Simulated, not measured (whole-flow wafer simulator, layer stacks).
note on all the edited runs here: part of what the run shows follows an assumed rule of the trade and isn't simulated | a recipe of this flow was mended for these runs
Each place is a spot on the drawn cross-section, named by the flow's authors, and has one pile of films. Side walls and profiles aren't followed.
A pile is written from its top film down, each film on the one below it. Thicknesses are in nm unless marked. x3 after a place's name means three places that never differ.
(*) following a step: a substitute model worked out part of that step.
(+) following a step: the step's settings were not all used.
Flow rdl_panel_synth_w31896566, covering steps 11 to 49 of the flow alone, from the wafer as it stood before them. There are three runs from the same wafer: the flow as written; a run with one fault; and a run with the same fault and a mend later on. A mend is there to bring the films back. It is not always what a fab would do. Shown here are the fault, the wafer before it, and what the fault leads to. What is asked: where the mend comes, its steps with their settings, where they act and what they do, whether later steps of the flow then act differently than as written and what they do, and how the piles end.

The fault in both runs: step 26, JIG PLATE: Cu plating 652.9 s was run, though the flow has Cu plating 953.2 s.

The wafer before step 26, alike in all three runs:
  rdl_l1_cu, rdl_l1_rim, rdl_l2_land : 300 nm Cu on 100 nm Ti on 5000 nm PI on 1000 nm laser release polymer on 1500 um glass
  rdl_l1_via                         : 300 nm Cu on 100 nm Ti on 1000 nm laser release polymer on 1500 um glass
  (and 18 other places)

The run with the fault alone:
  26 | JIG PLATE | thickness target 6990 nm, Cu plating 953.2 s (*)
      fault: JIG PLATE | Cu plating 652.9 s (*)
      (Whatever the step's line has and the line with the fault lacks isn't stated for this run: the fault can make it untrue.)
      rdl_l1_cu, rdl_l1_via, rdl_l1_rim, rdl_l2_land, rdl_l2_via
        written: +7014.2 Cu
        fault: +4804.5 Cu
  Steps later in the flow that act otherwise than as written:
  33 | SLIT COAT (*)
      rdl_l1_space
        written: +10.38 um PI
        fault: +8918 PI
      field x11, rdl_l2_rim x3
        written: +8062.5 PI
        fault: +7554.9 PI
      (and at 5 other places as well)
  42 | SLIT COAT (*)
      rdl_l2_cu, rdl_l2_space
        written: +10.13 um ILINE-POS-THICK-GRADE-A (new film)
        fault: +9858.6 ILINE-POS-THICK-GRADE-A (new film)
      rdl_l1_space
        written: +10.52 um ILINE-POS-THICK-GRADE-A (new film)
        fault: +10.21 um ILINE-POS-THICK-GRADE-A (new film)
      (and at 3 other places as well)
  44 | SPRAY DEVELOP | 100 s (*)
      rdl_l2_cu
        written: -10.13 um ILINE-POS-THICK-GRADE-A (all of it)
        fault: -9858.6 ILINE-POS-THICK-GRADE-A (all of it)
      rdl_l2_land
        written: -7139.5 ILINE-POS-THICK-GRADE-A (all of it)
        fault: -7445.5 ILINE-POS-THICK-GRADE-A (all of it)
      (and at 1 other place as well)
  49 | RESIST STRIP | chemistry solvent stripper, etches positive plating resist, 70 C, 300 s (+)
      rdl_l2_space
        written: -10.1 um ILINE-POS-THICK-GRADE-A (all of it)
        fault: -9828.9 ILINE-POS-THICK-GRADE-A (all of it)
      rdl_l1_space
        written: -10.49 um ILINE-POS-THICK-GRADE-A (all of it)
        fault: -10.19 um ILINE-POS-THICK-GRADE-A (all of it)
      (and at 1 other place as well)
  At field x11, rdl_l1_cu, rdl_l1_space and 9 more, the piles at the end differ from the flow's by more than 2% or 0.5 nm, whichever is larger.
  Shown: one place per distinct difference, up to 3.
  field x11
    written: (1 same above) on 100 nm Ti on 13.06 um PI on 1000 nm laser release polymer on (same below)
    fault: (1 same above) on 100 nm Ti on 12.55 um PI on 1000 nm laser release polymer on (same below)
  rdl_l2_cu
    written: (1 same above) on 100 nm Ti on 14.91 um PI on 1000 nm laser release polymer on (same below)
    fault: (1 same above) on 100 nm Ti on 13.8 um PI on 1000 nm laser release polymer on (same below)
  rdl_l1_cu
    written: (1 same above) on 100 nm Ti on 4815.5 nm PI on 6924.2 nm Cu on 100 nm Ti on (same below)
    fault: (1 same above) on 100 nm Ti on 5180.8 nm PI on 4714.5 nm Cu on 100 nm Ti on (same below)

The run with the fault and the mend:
  After step 26 comes the mend.
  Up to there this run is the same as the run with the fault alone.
  26a | JIG PLATE | Cu plating 300.3 s (*) (the flow's step 26 again, with other settings)
      rdl_l1_cu, rdl_l1_via, rdl_l1_rim, rdl_l2_land, rdl_l2_via
        +2209.8 Cu
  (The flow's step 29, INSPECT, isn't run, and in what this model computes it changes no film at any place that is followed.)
  Every later step of the flow that is run acts as written at every place that is followed.
  The piles end the same as the flow's at every place that both follow.
